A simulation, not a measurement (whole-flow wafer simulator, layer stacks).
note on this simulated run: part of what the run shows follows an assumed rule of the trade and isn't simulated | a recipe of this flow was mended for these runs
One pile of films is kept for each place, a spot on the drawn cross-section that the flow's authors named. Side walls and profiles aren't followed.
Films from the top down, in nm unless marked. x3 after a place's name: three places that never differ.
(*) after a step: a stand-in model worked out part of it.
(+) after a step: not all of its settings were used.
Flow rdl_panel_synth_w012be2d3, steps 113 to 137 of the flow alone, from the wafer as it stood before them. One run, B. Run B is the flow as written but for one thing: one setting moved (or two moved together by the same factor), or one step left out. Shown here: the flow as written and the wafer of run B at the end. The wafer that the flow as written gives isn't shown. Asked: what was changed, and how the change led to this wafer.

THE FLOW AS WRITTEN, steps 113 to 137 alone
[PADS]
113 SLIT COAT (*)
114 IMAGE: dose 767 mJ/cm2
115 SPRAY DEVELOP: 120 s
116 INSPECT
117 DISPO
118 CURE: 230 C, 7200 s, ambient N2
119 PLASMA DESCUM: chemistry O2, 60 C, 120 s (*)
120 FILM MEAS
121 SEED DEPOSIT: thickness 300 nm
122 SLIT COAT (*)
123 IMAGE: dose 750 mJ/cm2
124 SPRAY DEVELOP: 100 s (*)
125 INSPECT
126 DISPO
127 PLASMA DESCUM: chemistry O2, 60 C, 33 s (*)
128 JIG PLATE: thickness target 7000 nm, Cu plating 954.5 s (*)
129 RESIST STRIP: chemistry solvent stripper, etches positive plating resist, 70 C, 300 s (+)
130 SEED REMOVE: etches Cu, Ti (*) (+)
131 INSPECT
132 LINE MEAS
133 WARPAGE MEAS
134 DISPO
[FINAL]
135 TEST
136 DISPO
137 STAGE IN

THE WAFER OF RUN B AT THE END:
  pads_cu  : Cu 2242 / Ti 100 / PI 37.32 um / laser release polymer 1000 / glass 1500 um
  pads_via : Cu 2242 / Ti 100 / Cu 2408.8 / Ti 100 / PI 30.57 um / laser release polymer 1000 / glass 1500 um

The cause: step 128, JIG PLATE: Cu plating 316.9 s was run, where the flow has Cu plating 954.5 s.

How the change led to this, step by step:
  128 JIG PLATE: thickness target 7000 nm, Cu plating 954.5 s (*)
      pads_cu, pads_land: Cu +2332 (as written it would be: Cu +7023.8)
      pads_via: Cu +2332 (as written it would be: Cu +8307.4)
